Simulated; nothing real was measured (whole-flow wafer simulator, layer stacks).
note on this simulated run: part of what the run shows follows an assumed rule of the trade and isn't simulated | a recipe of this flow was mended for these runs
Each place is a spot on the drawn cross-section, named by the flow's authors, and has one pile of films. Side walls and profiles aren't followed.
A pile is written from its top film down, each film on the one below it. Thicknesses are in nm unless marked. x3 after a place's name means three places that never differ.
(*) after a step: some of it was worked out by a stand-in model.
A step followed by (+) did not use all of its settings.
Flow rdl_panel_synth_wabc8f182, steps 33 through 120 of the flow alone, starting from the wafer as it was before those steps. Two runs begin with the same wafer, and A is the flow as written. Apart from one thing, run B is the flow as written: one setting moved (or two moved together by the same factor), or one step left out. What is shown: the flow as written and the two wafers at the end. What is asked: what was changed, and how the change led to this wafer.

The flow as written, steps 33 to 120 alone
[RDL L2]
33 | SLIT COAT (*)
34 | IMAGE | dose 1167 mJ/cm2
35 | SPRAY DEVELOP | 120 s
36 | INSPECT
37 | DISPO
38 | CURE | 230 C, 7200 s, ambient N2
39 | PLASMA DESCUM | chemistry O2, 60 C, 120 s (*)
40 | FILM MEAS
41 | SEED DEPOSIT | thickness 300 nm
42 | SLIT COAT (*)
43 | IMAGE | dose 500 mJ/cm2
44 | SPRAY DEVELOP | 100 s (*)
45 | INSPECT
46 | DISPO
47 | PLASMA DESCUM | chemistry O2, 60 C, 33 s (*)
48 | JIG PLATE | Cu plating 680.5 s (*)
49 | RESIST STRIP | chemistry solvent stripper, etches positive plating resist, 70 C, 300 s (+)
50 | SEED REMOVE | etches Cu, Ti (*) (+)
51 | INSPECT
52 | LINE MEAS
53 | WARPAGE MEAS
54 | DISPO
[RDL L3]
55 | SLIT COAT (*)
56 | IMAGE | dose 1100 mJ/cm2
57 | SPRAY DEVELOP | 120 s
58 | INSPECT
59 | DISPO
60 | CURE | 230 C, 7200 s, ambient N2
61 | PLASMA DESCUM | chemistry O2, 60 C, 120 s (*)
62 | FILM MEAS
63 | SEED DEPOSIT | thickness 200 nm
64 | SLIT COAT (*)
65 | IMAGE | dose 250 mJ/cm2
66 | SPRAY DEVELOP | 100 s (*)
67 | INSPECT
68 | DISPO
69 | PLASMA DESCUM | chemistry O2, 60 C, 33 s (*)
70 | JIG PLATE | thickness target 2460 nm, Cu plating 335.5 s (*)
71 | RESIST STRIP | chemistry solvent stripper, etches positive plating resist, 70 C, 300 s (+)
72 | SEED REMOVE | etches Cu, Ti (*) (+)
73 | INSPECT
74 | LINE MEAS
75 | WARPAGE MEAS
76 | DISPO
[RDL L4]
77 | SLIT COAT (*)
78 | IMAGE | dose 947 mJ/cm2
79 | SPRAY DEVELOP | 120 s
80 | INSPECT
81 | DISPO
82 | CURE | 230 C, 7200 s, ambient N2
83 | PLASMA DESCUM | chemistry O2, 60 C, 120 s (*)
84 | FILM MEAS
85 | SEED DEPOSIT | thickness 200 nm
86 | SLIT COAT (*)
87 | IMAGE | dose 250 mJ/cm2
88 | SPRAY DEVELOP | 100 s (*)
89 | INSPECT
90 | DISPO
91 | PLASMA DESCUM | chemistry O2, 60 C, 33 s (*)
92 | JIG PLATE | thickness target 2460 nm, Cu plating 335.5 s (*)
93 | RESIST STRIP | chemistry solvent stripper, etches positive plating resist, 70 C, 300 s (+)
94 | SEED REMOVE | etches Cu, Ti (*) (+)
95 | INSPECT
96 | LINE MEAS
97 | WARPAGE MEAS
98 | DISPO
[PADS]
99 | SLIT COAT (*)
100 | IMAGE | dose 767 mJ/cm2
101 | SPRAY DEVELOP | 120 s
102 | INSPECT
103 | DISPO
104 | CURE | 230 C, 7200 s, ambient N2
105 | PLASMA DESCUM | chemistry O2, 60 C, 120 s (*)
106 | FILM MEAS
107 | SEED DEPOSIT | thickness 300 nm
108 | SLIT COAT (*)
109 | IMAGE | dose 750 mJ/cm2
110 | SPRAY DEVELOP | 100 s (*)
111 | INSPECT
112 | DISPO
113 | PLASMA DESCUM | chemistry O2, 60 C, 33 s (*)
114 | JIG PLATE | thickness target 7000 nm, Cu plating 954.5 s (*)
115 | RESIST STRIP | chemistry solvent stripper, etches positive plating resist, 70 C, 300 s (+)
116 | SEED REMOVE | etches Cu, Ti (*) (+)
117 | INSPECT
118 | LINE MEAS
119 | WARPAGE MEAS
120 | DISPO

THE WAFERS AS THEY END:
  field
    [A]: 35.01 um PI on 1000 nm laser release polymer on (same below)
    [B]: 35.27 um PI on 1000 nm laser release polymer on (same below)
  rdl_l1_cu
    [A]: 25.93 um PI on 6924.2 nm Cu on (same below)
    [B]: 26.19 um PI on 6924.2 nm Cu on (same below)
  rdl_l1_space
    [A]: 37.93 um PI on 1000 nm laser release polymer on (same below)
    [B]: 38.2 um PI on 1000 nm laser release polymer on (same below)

What caused this: step 48, JIG PLATE: Cu plating 789.4 s was run, whereas the flow has Cu plating 680.5 s.

The path from the change to this, step by step:
  48 | JIG PLATE | Cu plating 680.5 s (*)
      rdl_l2_cu, rdl_l2_land, rdl_l2_via, rdl_l2_rim, rdl_l3_land, rdl_l3_via: A Cu gains 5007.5 | B Cu gains 5808.9
  55 | SLIT COAT (*)
      rdl_l3_cu, rdl_l3_space: A PI gains 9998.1 | B PI gains 10.63 um
      field, rdl_l4_cu, rdl_l4_space and 6 more: A PI gains 7936.4 | B PI gains 8196.6
      (also at 7 further places)
  64 | SLIT COAT (*)
      rdl_l1_rim: A ILINE-POS-THICK-GRADE-A gains 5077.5 (new film) | B ILINE-POS-THICK-GRADE-A gains 5209.1 (new film)
      rdl_l2_via: A ILINE-POS-THICK-GRADE-A gains 4385.9 (new film) | B ILINE-POS-THICK-GRADE-A gains 4141.9 (new film)
  71 | RESIST STRIP | chemistry solvent stripper, etches positive plating resist, 70 C, 300 s (+)
      rdl_l1_rim: A ILINE-POS-THICK-GRADE-A loses 5047.8 (all of it) | B ILINE-POS-THICK-GRADE-A loses 5179.4 (all of it)
      rdl_l2_via: A ILINE-POS-THICK-GRADE-A loses 4356.2 (all of it) | B ILINE-POS-THICK-GRADE-A loses 4112.2 (all of it)
  77 | SLIT COAT (*)
      rdl_l2_via: A PI gains 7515 | B PI gains 7262.6
      rdl_l3_via: A PI gains 11.89 um (new film) | B PI gains 11.78 um (new film)
  86 | SLIT COAT (*)
      rdl_l2_via: A ILINE-POS-THICK-GRADE-A gains 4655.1 (new film) | B ILINE-POS-THICK-GRADE-A gains 4555.9 (new film)
  93 | RESIST STRIP | chemistry solvent stripper, etches positive plating resist, 70 C, 300 s (+)
      rdl_l2_via: A ILINE-POS-THICK-GRADE-A loses 4625.4 (all of it) | B ILINE-POS-THICK-GRADE-A loses 4526.2 (all of it)
  108 | SLIT COAT (*)
      rdl_l2_cu, rdl_l2_space: A ILINE-POS-THICK-GRADE-A gains 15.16 um (new film) | B ILINE-POS-THICK-GRADE-A gains 15.19 um (new film)
      rdl_l2_land: A ILINE-POS-THICK-GRADE-A gains 14.84 um (new film) | B ILINE-POS-THICK-GRADE-A gains 14.81 um (new film)
      (also at 5 further places)
  115 | RESIST STRIP | chemistry solvent stripper, etches positive plating resist, 70 C, 300 s (+)
      rdl_l2_cu, rdl_l2_space: A ILINE-POS-THICK-GRADE-A loses 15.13 um (all of it) | B ILINE-POS-THICK-GRADE-A loses 15.16 um (all of it)
      rdl_l2_land: A ILINE-POS-THICK-GRADE-A loses 14.81 um (all of it) | B ILINE-POS-THICK-GRADE-A loses 14.78 um (all of it)
      (also at 5 further places)
